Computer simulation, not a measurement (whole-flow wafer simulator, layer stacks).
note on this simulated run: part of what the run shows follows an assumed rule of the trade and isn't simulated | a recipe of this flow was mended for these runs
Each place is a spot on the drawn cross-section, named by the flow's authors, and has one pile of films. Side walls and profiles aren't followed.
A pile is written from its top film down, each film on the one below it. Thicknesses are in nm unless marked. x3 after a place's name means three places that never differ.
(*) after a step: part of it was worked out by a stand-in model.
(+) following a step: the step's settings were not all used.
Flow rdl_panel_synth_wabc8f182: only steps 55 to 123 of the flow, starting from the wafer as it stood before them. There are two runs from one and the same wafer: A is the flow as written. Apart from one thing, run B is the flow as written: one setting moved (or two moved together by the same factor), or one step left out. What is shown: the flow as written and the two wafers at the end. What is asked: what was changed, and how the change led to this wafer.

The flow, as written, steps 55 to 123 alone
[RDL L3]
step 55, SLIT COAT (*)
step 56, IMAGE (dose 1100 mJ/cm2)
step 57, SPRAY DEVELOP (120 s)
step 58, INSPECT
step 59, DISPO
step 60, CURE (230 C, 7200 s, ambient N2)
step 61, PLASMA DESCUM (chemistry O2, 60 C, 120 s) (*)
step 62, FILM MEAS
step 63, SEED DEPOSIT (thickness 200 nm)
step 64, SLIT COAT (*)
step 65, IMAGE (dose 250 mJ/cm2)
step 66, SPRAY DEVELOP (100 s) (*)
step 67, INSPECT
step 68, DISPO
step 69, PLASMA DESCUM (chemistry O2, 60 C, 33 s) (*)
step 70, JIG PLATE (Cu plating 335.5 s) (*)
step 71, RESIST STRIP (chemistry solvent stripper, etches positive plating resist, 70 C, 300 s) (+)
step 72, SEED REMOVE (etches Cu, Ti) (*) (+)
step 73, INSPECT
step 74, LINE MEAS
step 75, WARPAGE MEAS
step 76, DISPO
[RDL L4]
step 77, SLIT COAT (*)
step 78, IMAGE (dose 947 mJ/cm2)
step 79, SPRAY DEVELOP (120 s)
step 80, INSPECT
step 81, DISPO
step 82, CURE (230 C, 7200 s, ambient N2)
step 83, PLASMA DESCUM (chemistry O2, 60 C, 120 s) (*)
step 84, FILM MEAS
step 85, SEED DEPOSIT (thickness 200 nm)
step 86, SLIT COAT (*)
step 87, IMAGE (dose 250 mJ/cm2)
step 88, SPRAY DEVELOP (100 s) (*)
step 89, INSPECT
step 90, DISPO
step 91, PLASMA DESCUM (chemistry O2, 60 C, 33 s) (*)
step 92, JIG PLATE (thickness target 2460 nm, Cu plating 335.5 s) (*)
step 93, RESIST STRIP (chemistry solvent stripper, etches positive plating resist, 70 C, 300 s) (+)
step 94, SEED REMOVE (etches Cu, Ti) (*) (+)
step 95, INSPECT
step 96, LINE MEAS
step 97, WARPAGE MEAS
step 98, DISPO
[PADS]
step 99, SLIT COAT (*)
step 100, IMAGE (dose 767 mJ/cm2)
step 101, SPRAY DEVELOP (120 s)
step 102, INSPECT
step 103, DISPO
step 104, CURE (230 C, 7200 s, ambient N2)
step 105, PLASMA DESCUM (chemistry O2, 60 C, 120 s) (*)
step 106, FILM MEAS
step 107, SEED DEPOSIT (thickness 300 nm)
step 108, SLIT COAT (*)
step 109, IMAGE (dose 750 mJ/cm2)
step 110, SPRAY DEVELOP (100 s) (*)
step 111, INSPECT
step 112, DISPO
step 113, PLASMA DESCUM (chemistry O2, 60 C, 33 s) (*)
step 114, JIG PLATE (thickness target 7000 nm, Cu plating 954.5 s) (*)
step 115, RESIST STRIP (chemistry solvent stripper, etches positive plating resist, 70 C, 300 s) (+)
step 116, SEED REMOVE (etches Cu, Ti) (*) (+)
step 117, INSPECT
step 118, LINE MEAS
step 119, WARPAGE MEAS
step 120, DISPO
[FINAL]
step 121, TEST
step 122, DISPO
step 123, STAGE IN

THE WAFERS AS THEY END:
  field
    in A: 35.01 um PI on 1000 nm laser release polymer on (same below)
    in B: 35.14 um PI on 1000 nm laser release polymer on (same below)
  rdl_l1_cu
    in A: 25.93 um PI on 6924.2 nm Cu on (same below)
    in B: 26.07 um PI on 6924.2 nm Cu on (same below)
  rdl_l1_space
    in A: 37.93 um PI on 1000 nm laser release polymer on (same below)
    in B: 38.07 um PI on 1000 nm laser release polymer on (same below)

The reason: step 70, JIG PLATE: Cu plating 362.3 s was run, though the flow has Cu plating 335.5 s.

Step by step, how the change led to this:
  step 70, JIG PLATE (Cu plating 335.5 s) (*)
      rdl_l3_cu, rdl_l3_land, rdl_l3_via, rdl_l4_land, rdl_l4_via: A +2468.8 Cu | B +2666 Cu
  step 77, SLIT COAT (*)
      rdl_l3_space: A +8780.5 PI | B +8973.8 PI
      rdl_l2_rim: A +8037.4 PI | B +8264.1 PI
      (and at 1 other place as well)
  step 99, SLIT COAT (*)
      rdl_l4_via: A +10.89 um PI (new film) | B +10.88 um PI (new film)
  step 108, SLIT COAT (*)
      rdl_l3_space: A +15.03 um ILINE-POS-THICK-GRADE-A (new film) | B +15.04 um ILINE-POS-THICK-GRADE-A (new film)
      rdl_l2_rim: A +14.92 um ILINE-POS-THICK-GRADE-A (new film) | B +14.91 um ILINE-POS-THICK-GRADE-A (new film)
      (and at 4 other places as well)
  step 115, RESIST STRIP (chemistry solvent stripper, etches positive plating resist, 70 C, 300 s) (+)
      rdl_l3_space: A -15 um ILINE-POS-THICK-GRADE-A (all of it) | B -15.01 um ILINE-POS-THICK-GRADE-A (all of it)
      rdl_l2_rim: A -14.89 um ILINE-POS-THICK-GRADE-A (all of it) | B -14.88 um ILINE-POS-THICK-GRADE-A (all of it)
      (and at 4 other places as well)
